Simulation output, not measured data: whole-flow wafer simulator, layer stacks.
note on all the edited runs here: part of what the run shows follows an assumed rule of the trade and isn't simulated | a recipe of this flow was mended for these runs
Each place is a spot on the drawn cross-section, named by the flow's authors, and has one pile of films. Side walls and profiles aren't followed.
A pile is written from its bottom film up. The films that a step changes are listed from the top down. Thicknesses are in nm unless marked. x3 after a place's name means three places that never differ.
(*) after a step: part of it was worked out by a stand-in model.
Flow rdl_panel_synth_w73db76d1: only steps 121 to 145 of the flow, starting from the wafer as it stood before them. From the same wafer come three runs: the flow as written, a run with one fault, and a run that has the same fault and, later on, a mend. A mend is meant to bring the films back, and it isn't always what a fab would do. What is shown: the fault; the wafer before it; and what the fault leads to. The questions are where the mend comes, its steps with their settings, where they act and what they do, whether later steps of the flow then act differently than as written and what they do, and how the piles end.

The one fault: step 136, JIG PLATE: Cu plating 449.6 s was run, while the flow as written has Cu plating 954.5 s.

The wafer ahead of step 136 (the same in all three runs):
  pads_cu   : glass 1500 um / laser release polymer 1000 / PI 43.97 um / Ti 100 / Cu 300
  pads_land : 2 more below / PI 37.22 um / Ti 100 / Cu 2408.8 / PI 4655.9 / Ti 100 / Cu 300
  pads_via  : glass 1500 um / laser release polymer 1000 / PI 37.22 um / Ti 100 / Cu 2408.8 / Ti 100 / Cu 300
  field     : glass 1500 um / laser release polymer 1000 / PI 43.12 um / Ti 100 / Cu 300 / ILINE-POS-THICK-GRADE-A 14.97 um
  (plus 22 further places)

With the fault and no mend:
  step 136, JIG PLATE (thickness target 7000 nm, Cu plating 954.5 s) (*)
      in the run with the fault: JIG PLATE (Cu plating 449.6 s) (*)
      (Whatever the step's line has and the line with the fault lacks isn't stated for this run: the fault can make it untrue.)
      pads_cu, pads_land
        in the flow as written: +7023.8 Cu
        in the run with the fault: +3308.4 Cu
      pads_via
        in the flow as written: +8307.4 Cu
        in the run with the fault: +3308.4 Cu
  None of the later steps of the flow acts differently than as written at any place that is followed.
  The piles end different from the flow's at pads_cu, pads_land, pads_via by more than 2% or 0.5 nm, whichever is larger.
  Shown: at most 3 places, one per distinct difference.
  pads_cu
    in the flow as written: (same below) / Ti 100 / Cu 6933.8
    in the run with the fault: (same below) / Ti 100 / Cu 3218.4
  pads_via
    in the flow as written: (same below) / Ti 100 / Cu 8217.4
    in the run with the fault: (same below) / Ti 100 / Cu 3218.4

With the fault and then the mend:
  The mend stands after step 136.
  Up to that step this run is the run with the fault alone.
  step 136a, JIG PLATE (Cu plating 504.9 s) (*) (a further turn of the flow's step 136, with different settings)
      pads_cu, pads_land
        +3715.4 Cu
      pads_via
        +4999 Cu
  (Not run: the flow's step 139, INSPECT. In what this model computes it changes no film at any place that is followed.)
  None of the later steps of the flow acts differently than as written at any place that is followed.
  At every place that both follow, the piles at the end match the flow's.
